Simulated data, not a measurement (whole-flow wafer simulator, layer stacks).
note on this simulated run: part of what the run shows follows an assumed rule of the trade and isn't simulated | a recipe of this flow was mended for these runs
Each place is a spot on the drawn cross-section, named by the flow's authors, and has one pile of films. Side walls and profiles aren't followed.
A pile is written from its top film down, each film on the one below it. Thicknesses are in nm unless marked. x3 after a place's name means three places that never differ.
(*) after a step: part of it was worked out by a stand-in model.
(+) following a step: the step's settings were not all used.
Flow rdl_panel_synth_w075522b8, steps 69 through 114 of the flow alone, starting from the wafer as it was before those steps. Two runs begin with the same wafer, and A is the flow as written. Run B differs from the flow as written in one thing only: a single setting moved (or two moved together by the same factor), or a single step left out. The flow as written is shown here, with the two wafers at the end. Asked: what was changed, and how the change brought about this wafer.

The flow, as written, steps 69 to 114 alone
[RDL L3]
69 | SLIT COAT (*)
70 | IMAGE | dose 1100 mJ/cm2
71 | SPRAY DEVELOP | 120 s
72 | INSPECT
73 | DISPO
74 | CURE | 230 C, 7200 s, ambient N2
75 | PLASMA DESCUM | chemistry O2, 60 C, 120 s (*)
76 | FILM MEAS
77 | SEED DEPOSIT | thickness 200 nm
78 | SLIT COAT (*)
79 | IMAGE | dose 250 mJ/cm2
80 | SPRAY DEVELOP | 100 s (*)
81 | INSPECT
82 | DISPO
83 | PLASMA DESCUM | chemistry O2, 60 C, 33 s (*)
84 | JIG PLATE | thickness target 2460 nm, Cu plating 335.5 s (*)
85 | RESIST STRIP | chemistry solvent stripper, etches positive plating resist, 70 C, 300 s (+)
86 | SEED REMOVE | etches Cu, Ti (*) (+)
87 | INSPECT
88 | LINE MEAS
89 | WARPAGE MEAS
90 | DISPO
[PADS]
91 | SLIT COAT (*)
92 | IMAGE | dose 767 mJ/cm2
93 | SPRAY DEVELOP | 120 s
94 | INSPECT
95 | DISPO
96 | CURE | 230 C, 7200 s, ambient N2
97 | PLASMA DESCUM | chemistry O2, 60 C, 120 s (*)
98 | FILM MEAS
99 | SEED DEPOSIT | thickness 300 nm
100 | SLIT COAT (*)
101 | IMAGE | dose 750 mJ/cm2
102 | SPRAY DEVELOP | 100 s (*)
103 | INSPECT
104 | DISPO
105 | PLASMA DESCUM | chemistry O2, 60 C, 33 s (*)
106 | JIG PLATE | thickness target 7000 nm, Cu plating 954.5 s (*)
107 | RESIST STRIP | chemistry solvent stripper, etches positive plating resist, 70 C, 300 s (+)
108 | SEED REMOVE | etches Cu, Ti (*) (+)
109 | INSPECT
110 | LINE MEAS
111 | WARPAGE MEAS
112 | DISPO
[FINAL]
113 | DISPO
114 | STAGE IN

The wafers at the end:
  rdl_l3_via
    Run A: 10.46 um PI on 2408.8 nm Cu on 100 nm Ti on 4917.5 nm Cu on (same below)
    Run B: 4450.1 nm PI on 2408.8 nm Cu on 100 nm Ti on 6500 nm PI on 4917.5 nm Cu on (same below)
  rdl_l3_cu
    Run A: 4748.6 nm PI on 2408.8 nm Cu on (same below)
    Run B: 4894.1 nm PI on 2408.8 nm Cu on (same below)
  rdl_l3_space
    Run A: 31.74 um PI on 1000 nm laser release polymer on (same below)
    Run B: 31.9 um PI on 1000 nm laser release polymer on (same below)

What caused this: step 71, SPRAY DEVELOP: 120 s, was not run.

How this came from the change, step by step:
  78 | SLIT COAT (*)
      rdl_l3_cu, rdl_l3_space: A +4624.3 ILINE-POS-THICK-GRADE-A (new film) | B +5438 ILINE-POS-THICK-GRADE-A (new film)
      rdl_l2_rim: A +3695.4 ILINE-POS-THICK-GRADE-A (new film) | B +4816.6 ILINE-POS-THICK-GRADE-A (new film)
      (also at 2 further places)
  80 | SPRAY DEVELOP | 100 s (*)
      rdl_l3_cu: A -4624.3 ILINE-POS-THICK-GRADE-A (all of it) | B -5438 ILINE-POS-THICK-GRADE-A (all of it)
      rdl_l3_land: A -2880.1 ILINE-POS-THICK-GRADE-A (all of it) | B -4579.7 ILINE-POS-THICK-GRADE-A (all of it)
      (also at 1 further place)
  85 | RESIST STRIP | chemistry solvent stripper, etches positive plating resist, 70 C, 300 s (+)
      rdl_l3_space: A -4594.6 ILINE-POS-THICK-GRADE-A (all of it) | B -5408.3 ILINE-POS-THICK-GRADE-A (all of it)
      rdl_l2_rim: A -3665.7 ILINE-POS-THICK-GRADE-A (all of it) | B -4786.9 ILINE-POS-THICK-GRADE-A (all of it)
  91 | SLIT COAT (*)
      rdl_l3_via: A +10.46 um PI (new film) | B +4450.1 PI (new film)
      rdl_l3_cu: A +4748.6 PI (new film) | B +4894.1 PI (new film)
      (also at 3 further places)
  100 | SLIT COAT (*)
      rdl_l3_cu: A +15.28 um ILINE-POS-THICK-GRADE-A (new film) | B +15.38 um ILINE-POS-THICK-GRADE-A (new film)
      rdl_l3_space: A +15.31 um ILINE-POS-THICK-GRADE-A (new film) | B +15.41 um ILINE-POS-THICK-GRADE-A (new film)
      (also at 2 further places)
  107 | RESIST STRIP | chemistry solvent stripper, etches positive plating resist, 70 C, 300 s (+)
      rdl_l3_cu: A -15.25 um ILINE-POS-THICK-GRADE-A (all of it) | B -15.35 um ILINE-POS-THICK-GRADE-A (all of it)
      rdl_l3_space: A -15.28 um ILINE-POS-THICK-GRADE-A (all of it) | B -15.38 um ILINE-POS-THICK-GRADE-A (all of it)
      (also at 2 further places)
Taking metal films that touch as one body, rdl_l3_via has 2 bodies (between them, from the top down: PI 6500); the flow as written gives 1 body.
